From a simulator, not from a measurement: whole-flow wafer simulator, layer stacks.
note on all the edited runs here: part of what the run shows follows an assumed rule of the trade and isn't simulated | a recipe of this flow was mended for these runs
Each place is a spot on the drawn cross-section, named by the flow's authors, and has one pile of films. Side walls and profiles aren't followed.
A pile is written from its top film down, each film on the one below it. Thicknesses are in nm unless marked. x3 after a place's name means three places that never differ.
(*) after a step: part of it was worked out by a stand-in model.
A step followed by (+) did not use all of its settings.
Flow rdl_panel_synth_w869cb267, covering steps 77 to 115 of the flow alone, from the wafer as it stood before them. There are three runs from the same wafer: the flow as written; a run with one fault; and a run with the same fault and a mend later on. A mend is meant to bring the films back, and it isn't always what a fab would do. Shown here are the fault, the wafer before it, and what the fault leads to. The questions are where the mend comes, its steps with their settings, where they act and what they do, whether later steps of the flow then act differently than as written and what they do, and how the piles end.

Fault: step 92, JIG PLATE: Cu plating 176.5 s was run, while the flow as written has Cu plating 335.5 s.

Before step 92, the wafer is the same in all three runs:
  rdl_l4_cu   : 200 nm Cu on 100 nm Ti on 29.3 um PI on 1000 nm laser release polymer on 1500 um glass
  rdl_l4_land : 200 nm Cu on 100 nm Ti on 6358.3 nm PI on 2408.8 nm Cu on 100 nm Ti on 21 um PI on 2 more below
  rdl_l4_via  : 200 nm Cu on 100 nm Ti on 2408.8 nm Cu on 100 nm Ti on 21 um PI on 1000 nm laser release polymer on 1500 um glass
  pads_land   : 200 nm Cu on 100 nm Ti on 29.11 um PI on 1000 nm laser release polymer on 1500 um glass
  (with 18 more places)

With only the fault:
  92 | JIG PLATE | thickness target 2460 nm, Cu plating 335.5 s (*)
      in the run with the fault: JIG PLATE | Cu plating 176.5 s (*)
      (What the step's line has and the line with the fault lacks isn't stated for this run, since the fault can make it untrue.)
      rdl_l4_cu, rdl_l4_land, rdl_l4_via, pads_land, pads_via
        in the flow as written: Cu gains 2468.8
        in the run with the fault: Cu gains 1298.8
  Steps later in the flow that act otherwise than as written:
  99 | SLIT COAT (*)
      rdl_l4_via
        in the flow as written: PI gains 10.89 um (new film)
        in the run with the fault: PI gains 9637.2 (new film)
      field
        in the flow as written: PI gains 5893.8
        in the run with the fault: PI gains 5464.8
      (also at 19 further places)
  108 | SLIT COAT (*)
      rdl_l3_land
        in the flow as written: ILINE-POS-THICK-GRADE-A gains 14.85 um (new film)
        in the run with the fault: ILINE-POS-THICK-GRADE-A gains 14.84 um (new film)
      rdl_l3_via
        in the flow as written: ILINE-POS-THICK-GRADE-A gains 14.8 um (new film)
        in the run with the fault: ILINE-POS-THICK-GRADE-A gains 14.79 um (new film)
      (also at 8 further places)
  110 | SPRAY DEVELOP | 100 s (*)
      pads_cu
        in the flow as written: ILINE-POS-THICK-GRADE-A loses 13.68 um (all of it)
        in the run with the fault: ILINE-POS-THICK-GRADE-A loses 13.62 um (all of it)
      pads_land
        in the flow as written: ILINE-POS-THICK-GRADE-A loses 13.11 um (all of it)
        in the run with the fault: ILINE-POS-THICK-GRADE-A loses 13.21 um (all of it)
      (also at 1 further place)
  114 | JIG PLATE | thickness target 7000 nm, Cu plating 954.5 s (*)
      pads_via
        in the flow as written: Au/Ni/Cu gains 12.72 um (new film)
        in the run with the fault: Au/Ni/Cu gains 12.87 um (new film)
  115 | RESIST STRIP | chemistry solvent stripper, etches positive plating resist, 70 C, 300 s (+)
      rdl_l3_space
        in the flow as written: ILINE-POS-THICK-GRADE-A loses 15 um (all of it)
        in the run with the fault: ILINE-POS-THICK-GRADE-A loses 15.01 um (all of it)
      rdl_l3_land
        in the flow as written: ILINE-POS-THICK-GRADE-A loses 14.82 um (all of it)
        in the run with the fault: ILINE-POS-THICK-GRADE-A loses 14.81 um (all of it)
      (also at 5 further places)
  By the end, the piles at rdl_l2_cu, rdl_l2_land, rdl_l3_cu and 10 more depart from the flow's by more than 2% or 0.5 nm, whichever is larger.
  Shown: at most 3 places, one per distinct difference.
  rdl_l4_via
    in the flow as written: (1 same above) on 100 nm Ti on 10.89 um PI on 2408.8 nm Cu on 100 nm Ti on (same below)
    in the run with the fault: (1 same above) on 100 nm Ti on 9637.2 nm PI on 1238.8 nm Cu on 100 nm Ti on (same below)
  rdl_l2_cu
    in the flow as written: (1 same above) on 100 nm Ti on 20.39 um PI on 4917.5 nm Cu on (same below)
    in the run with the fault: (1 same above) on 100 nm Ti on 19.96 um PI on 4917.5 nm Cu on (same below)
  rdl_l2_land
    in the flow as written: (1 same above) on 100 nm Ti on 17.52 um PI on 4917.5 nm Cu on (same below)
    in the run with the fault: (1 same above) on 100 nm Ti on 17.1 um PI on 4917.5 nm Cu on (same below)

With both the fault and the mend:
  The mend stands after step 92.
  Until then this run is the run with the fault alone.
  92a | JIG PLATE | Cu plating 159 s (*) (a further turn of the flow's step 92, with different settings)
      rdl_l4_cu, rdl_l4_land, rdl_l4_via, pads_land, pads_via
        Cu gains 1170
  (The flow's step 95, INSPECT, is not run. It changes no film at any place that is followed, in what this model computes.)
  None of the later steps of the flow acts differently than as written at any place that is followed.
  The piles end the same as the flow's at every place that both follow.
